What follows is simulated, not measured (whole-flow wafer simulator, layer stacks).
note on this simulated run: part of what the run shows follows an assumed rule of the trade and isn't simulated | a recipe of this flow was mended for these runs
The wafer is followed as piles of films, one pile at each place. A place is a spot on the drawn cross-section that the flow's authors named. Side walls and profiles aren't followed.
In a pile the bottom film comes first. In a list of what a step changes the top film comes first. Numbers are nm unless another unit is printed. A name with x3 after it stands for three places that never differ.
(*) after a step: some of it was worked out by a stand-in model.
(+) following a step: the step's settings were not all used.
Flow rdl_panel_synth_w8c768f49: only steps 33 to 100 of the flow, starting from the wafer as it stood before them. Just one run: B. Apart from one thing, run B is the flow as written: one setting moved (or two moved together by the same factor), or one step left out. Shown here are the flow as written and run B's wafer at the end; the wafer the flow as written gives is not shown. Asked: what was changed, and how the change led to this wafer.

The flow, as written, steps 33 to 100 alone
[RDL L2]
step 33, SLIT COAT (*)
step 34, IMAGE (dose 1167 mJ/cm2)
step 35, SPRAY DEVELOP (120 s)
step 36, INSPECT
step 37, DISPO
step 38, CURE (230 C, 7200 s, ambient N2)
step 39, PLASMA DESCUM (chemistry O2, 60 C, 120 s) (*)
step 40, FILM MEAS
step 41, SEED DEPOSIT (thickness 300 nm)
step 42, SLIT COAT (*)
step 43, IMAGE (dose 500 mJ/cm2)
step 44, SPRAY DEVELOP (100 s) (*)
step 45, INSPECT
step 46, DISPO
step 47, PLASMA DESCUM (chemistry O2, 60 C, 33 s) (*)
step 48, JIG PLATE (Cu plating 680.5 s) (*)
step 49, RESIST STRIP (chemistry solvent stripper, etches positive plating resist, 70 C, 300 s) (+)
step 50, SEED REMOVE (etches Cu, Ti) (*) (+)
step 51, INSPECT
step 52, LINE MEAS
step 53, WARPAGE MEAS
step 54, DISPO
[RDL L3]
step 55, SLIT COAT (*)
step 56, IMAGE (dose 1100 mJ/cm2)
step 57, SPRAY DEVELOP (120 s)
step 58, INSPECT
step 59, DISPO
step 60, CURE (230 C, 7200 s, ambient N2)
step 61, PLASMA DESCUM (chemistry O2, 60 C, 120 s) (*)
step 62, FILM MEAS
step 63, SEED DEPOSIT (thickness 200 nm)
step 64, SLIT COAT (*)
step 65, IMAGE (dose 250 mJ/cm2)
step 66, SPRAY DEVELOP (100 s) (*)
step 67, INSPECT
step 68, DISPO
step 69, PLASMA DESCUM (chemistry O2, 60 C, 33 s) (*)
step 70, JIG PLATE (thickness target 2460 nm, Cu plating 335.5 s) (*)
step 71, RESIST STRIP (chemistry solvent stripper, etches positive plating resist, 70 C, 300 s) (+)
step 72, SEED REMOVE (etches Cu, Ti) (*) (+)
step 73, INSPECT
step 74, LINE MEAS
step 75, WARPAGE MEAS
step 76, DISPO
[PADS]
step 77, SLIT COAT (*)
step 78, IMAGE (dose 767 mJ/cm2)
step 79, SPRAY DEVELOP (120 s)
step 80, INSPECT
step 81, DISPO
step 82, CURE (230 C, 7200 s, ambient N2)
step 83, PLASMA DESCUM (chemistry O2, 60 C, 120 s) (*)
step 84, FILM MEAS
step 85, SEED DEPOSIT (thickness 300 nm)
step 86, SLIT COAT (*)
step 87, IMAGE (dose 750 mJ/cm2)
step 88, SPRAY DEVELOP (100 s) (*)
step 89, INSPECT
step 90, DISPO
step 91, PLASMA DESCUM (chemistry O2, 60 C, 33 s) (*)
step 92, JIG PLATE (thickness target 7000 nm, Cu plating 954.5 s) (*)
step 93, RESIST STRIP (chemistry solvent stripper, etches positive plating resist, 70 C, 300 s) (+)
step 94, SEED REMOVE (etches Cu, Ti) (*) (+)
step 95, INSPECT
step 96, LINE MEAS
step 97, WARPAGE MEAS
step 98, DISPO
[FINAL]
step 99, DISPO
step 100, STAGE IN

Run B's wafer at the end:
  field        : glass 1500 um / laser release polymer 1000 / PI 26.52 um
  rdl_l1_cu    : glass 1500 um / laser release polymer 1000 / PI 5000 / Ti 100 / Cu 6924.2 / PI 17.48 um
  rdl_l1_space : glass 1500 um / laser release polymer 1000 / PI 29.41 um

Cause: step 48, JIG PLATE: Cu plating 517.2 s was run, though the flow has Cu plating 680.5 s.

How this came from the change, step by step:
  step 48, JIG PLATE (Cu plating 680.5 s) (*)
      rdl_l2_cu, rdl_l2_land, rdl_l2_via, rdl_l2_rim, rdl_l3_land, rdl_l3_via: +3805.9 Cu (in the flow as written it would be: +5007.5 Cu)
  step 55, SLIT COAT (*)
      rdl_l2_space: +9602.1 PI (in the flow as written it would be: +10.58 um PI)
      field, pads_cu, pads_space, pads_land, pads_via: +7563.3 PI (in the flow as written it would be: +7936.4 PI)
      (also at 10 further places)
  step 64, SLIT COAT (*)
      rdl_l2_space: +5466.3 ILINE-POS-THICK-GRADE-A (new film) (in the flow as written it would be: +5624.6 ILINE-POS-THICK-GRADE-A (new film))
      rdl_l1_rim: +4897.2 ILINE-POS-THICK-GRADE-A (new film) (in the flow as written it would be: +5077.5 ILINE-POS-THICK-GRADE-A (new film))
      (also at 3 further places)
  step 66, SPRAY DEVELOP (100 s) (*)
      rdl_l3_land: -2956 ILINE-POS-THICK-GRADE-A (all of it) (in the flow as written it would be: -2880.1 ILINE-POS-THICK-GRADE-A (all of it))
  step 71, RESIST STRIP (chemistry solvent stripper, etches positive plating resist, 70 C, 300 s) (+)
      rdl_l2_space: -5436.6 ILINE-POS-THICK-GRADE-A (all of it) (in the flow as written it would be: -5594.9 ILINE-POS-THICK-GRADE-A (all of it))
      rdl_l1_rim: -4867.5 ILINE-POS-THICK-GRADE-A (all of it) (in the flow as written it would be: -5047.8 ILINE-POS-THICK-GRADE-A (all of it))
      (also at 2 further places)
  step 77, SLIT COAT (*)
      rdl_l2_space: +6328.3 PI (in the flow as written it would be: +6474.9 PI)
      rdl_l1_rim: +5789.1 PI (in the flow as written it would be: +5965.6 PI)
      (also at 2 further places)
  step 86, SLIT COAT (*)
      rdl_l2_cu: +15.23 um ILINE-POS-THICK-GRADE-A (new film) (in the flow as written it would be: +15.31 um ILINE-POS-THICK-GRADE-A (new film))
      rdl_l2_space: +15.24 um ILINE-POS-THICK-GRADE-A (new film) (in the flow as written it would be: +15.33 um ILINE-POS-THICK-GRADE-A (new film))
      (also at 8 further places)
  step 93, RESIST STRIP (chemistry solvent stripper, etches positive plating resist, 70 C, 300 s) (+)
      rdl_l2_cu: -15.2 um ILINE-POS-THICK-GRADE-A (all of it) (in the flow as written it would be: -15.28 um ILINE-POS-THICK-GRADE-A (all of it))
      rdl_l2_space: -15.21 um ILINE-POS-THICK-GRADE-A (all of it) (in the flow as written it would be: -15.3 um ILINE-POS-THICK-GRADE-A (all of it))
      (also at 8 further places)
